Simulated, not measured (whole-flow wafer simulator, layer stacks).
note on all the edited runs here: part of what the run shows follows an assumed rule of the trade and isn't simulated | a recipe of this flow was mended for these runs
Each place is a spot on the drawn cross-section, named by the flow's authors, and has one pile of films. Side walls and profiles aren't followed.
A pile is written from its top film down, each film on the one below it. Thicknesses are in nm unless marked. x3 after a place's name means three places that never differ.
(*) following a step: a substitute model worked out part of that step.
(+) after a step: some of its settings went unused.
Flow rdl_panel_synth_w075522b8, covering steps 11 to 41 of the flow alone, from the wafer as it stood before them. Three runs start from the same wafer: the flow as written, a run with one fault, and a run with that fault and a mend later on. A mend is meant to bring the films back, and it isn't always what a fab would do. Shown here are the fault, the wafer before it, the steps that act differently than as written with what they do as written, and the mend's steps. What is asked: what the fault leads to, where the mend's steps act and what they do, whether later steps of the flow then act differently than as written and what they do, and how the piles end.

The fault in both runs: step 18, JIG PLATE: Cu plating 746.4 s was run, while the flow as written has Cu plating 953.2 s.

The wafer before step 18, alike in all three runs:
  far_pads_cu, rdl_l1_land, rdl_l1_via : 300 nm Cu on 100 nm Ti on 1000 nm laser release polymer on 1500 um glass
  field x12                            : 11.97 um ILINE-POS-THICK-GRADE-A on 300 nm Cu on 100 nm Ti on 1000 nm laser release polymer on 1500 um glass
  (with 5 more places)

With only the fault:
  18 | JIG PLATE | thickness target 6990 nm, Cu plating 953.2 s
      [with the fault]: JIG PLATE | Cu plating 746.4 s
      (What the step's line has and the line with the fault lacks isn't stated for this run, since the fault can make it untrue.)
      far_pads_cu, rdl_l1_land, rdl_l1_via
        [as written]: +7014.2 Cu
        [with the fault]: +5492.5 Cu
  Later steps of the flow acting differently than as written:
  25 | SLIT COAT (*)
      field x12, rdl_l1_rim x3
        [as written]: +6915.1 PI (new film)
        [with the fault]: +6473.8 PI (new film)
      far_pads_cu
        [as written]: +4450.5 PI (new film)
        [with the fault]: +4578.8 PI (new film)
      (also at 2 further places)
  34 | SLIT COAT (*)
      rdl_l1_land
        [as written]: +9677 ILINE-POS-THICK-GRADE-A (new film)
        [with the fault]: +10.11 um ILINE-POS-THICK-GRADE-A (new film)
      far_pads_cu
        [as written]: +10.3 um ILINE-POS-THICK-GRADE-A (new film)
        [with the fault]: +10.74 um ILINE-POS-THICK-GRADE-A (new film)
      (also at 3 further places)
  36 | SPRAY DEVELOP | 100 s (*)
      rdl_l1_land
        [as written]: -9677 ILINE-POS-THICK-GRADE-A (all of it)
        [with the fault]: -10.11 um ILINE-POS-THICK-GRADE-A (all of it)
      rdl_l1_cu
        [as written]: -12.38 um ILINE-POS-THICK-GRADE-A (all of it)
        [with the fault]: -12.58 um ILINE-POS-THICK-GRADE-A (all of it)
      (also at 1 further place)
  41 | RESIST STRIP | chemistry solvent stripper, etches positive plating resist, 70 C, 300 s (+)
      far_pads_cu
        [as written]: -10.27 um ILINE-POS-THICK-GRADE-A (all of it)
        [with the fault]: -10.71 um ILINE-POS-THICK-GRADE-A (all of it)
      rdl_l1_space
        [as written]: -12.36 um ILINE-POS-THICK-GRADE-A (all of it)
        [with the fault]: -12.59 um ILINE-POS-THICK-GRADE-A (all of it)
  By the end, the piles at field x12, far_pads_cu, rdl_l1_cu, rdl_l1_space, rdl_l1_land, rdl_l1_via, rdl_l1_rim x3 depart from the flow's by more than 2% or 0.5 nm, whichever is larger.
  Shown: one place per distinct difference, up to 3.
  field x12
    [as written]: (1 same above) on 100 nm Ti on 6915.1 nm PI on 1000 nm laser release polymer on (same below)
    [with the fault]: (1 same above) on 100 nm Ti on 6473.8 nm PI on 1000 nm laser release polymer on (same below)
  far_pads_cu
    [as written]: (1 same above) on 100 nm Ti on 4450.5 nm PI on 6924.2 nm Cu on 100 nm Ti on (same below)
    [with the fault]: (1 same above) on 100 nm Ti on 4578.8 nm PI on 5402.5 nm Cu on 100 nm Ti on (same below)
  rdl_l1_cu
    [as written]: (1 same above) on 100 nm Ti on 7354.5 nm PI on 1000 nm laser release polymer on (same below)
    [with the fault]: (1 same above) on 100 nm Ti on 6817.7 nm PI on 1000 nm laser release polymer on (same below)

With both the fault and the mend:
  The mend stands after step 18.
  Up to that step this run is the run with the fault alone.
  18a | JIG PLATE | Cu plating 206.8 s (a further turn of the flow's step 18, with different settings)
      far_pads_cu, rdl_l1_land, rdl_l1_via
        +1521.8 Cu
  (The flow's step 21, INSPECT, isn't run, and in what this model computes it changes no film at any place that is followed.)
  None of the later steps of the flow acts differently than as written at any place that is followed.
  At every place that both follow, the piles at the end match the flow's.
